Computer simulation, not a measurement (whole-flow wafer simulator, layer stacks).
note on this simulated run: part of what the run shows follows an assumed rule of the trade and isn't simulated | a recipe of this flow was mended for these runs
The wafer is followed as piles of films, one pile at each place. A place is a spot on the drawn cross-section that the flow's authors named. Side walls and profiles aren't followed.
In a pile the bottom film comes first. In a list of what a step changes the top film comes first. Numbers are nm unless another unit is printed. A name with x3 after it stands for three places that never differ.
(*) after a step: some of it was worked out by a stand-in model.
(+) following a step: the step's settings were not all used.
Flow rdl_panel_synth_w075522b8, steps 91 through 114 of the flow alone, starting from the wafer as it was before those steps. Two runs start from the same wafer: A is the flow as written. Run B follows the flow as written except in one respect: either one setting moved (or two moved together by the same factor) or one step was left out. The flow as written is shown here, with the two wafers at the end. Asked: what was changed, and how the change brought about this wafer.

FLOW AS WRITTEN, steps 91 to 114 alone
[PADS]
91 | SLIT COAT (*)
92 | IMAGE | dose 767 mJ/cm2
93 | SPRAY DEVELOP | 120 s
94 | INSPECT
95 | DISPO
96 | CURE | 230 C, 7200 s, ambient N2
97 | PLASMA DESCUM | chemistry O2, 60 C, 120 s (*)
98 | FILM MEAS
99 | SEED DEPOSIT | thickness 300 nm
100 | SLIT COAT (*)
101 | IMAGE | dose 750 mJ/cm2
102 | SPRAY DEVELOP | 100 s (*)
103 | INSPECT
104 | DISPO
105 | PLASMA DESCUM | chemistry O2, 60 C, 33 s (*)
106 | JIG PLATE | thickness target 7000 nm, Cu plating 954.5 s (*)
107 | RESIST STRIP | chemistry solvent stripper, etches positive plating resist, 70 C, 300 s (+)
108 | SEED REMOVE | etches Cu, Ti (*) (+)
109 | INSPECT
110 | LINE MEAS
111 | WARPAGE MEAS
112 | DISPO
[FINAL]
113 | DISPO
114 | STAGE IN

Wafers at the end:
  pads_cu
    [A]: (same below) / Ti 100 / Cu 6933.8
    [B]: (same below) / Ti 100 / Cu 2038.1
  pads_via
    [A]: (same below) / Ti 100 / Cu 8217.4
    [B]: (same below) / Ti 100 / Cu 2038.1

The reason: step 106, JIG PLATE: Cu plating 289.2 s was run, whereas the flow has Cu plating 954.5 s.

The path from the change to this, step by step:
  106 | JIG PLATE | thickness target 7000 nm, Cu plating 954.5 s (*)
      pads_cu, pads_land: A Cu gains 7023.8 | B Cu gains 2128.1
      pads_via: A Cu gains 8307.4 | B Cu gains 2128.1
